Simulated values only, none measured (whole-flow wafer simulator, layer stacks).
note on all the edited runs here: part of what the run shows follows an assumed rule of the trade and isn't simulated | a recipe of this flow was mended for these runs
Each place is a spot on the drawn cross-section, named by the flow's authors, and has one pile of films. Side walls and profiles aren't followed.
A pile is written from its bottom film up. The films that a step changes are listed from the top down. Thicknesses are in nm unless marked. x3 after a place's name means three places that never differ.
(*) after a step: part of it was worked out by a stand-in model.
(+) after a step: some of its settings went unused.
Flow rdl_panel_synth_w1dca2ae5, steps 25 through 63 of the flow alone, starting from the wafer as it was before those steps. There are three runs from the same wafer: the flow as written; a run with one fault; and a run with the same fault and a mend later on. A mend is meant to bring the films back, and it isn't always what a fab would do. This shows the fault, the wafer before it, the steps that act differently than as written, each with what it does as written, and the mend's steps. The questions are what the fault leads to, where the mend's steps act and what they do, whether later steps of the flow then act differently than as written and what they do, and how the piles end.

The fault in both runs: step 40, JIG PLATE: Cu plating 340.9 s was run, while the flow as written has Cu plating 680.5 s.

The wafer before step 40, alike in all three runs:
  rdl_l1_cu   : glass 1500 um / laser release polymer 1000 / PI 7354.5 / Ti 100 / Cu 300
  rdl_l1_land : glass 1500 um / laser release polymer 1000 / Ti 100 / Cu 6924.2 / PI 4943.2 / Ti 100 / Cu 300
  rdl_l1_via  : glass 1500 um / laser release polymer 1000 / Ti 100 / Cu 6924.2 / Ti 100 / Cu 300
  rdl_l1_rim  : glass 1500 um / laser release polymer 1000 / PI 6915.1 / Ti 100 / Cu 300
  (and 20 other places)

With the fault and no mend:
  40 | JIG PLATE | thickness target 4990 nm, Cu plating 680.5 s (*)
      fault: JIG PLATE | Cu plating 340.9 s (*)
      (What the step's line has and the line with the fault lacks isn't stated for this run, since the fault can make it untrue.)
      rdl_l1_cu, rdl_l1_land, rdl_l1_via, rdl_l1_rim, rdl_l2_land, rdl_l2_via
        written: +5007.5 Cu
        fault: +2508.6 Cu
  Steps later in the flow that act otherwise than as written:
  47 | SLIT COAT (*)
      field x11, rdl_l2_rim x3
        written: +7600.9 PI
        fault: +7043.3 PI
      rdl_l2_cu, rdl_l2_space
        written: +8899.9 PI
        fault: +7683.9 PI
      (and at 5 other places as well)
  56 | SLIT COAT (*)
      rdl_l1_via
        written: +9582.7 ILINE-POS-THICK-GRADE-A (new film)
        fault: +10.06 um ILINE-POS-THICK-GRADE-A (new film)
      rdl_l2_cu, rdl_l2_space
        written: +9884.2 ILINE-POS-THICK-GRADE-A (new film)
        fault: +9555.5 ILINE-POS-THICK-GRADE-A (new film)
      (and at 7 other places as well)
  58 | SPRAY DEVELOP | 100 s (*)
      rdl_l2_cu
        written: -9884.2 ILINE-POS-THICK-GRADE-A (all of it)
        fault: -9555.5 ILINE-POS-THICK-GRADE-A (all of it)
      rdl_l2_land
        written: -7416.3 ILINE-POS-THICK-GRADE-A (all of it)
        fault: -7790.2 ILINE-POS-THICK-GRADE-A (all of it)
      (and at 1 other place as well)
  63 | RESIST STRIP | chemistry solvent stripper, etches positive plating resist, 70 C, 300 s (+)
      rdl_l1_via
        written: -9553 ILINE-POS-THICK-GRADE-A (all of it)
        fault: -10.03 um ILINE-POS-THICK-GRADE-A (all of it)
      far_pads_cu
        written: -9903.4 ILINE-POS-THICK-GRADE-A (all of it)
        fault: -9576.7 ILINE-POS-THICK-GRADE-A (all of it)
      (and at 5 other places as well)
  At field x11, far_pads_cu, rdl_l1_cu and 11 more, the piles at the end differ from the flow's by more than 2% or 0.5 nm, whichever is larger.
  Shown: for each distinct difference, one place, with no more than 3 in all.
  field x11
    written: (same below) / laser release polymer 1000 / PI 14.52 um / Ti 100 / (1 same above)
    fault: (same below) / laser release polymer 1000 / PI 13.96 um / Ti 100 / (1 same above)
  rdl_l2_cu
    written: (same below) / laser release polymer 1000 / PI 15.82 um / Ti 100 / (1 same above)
    fault: (same below) / laser release polymer 1000 / PI 14.6 um / Ti 100 / (1 same above)
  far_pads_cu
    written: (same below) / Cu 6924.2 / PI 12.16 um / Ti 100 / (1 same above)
    fault: (same below) / Cu 6924.2 / PI 10.97 um / Ti 100 / (1 same above)

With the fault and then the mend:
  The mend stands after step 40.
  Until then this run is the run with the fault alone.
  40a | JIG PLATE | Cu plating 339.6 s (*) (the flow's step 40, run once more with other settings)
      rdl_l1_cu, rdl_l1_land, rdl_l1_via, rdl_l1_rim, rdl_l2_land, rdl_l2_via
        +2499 Cu
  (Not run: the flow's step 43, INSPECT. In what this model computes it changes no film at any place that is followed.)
  Later steps of the flow that are run all act as written at every place that is followed.
  The piles end the same as the flow's at every place that both follow.
